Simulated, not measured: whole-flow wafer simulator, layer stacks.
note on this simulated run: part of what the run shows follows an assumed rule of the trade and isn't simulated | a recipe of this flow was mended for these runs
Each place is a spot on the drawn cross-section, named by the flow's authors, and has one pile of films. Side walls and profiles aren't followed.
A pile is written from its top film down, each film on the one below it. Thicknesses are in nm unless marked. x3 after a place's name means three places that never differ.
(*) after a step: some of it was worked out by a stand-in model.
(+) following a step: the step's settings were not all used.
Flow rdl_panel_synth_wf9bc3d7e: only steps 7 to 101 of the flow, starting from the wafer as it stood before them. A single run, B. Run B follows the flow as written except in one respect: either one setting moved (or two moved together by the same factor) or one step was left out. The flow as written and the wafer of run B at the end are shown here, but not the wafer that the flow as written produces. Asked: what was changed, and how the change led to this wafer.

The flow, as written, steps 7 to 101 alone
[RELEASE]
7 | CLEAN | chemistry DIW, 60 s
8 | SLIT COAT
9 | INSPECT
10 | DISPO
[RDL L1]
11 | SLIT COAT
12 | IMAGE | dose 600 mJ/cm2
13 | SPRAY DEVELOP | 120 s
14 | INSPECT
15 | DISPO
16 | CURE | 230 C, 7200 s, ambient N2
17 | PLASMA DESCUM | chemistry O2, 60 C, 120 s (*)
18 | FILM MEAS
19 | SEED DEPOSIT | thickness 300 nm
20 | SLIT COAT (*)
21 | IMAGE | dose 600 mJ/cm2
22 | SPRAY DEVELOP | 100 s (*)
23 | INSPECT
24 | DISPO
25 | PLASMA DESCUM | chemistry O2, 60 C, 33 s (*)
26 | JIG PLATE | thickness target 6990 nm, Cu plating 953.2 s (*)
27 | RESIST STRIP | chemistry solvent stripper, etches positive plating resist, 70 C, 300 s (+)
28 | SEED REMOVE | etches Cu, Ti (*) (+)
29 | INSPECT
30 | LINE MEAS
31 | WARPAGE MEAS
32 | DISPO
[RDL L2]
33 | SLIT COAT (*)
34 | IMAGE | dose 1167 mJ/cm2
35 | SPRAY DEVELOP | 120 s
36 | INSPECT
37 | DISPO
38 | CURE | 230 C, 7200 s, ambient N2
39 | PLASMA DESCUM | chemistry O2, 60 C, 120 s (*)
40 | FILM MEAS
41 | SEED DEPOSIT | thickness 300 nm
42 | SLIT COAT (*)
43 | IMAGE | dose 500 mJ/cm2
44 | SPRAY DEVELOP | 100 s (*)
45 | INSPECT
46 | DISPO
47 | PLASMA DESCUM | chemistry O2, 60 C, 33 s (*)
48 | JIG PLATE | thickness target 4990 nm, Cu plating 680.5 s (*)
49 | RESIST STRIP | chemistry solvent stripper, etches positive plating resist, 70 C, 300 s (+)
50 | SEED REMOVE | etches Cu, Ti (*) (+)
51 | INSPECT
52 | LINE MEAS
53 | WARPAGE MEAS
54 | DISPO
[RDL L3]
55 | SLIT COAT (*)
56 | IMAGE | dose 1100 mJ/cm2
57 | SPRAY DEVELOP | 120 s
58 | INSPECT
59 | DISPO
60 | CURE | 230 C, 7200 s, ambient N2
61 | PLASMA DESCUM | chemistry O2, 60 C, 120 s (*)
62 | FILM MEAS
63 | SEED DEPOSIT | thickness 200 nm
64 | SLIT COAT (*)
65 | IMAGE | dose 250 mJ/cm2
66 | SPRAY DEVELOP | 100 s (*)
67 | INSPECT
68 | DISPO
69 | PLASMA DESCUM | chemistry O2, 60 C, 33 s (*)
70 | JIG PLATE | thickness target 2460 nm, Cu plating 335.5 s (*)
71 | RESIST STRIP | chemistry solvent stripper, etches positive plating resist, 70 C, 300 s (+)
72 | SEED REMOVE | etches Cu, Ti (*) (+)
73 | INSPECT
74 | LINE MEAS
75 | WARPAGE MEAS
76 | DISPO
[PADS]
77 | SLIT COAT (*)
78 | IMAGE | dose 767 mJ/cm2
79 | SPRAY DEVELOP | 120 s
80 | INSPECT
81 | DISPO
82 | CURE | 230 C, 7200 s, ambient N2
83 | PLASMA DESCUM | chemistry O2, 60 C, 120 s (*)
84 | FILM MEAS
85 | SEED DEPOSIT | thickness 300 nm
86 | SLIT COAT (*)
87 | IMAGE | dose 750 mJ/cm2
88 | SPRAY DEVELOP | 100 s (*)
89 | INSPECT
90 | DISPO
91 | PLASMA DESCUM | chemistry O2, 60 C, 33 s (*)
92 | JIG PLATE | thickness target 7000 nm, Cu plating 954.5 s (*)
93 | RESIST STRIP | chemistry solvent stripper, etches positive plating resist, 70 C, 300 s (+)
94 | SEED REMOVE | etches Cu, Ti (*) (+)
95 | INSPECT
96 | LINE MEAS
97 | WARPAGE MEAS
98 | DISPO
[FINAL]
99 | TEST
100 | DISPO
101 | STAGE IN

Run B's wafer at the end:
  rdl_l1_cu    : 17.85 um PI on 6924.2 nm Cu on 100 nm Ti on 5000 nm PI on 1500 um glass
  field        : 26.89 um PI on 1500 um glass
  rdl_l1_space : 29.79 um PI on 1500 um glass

Cause: step 8, SLIT COAT, was skipped.

The path from the change to this, step by step:
  (no step that both runs have acts differently)
